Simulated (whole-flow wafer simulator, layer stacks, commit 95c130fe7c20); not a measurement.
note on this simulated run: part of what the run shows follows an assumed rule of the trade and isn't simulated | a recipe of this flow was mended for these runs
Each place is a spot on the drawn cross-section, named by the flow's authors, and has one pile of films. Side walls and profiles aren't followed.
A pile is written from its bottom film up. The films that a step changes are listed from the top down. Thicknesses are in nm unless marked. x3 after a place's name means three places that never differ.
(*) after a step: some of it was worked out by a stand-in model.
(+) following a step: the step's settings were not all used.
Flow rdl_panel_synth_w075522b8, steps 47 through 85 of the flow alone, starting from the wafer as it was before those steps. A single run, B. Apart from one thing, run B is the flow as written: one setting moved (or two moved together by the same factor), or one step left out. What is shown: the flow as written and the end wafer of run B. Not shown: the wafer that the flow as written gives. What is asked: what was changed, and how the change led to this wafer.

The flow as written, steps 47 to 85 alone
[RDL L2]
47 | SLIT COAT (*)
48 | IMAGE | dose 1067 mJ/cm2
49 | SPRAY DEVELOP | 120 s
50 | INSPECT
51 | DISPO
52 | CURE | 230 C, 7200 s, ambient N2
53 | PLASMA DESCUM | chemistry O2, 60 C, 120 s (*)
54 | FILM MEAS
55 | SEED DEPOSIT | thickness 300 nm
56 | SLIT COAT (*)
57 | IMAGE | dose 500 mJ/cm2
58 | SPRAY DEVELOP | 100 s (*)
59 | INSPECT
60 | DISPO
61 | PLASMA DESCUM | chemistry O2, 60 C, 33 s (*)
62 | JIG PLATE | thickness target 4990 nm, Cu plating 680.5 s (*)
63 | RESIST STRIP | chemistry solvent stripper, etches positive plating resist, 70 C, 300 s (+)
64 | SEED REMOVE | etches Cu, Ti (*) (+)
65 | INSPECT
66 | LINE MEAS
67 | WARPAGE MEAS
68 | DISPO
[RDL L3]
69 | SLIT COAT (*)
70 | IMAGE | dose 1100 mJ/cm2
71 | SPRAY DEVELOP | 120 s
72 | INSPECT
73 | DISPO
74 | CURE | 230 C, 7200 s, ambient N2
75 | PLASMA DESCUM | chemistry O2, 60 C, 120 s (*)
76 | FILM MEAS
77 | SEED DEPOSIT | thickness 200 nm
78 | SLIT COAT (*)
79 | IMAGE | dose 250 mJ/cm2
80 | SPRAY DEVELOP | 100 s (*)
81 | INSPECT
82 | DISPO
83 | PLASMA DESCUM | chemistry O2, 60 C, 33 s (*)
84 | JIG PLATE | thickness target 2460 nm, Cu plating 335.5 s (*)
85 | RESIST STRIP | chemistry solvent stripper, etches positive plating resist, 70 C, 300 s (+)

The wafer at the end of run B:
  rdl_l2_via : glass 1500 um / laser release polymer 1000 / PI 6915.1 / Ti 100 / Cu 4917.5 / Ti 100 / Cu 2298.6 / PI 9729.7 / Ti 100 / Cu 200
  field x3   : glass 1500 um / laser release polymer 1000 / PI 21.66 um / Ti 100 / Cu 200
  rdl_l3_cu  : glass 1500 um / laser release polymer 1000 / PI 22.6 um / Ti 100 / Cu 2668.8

Cause: step 62, JIG PLATE: Cu plating 324.6 s was run, whereas the flow has Cu plating 680.5 s.

Step by step, how the change led to this:
  62 | JIG PLATE | thickness target 4990 nm, Cu plating 680.5 s (*)
      rdl_l2_cu, rdl_l2_land, rdl_l2_via, rdl_l2_rim, rdl_l3_land, rdl_l3_via: +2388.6 Cu (as written it would have been: +5007.5 Cu)
  69 | SLIT COAT (*)
      rdl_l2_space: +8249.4 PI (as written it would have been: +10.31 um PI)
      rdl_l2_via: +9729.7 PI (new film) (as written it would have been: +11.04 um PI (new film))
      (and at 16 other places as well)
  78 | SLIT COAT (*)
      rdl_l2_cu: +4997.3 ILINE-POS-THICK-GRADE-A (new film) (as written it would have been: +5163.2 ILINE-POS-THICK-GRADE-A (new film))
      rdl_l2_space: +5178.5 ILINE-POS-THICK-GRADE-A (new film) (as written it would have been: +5535.4 ILINE-POS-THICK-GRADE-A (new film))
      (and at 7 other places as well)
  80 | SPRAY DEVELOP | 100 s (*)
      rdl_l3_cu: -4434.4 ILINE-POS-THICK-GRADE-A (all of it) (as written it would have been: -4624.3 ILINE-POS-THICK-GRADE-A (all of it))
      rdl_l3_land: -3062.6 ILINE-POS-THICK-GRADE-A (all of it) (as written it would have been: -2880.1 ILINE-POS-THICK-GRADE-A (all of it))
      (and at 1 other place as well)
  85 | RESIST STRIP | chemistry solvent stripper, etches positive plating resist, 70 C, 300 s (+)
      rdl_l2_cu: -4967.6 ILINE-POS-THICK-GRADE-A (all of it) (as written it would have been: -5133.5 ILINE-POS-THICK-GRADE-A (all of it))
      rdl_l2_space: -5148.8 ILINE-POS-THICK-GRADE-A (all of it) (as written it would have been: -5505.7 ILINE-POS-THICK-GRADE-A (all of it))
      (and at 4 other places as well)
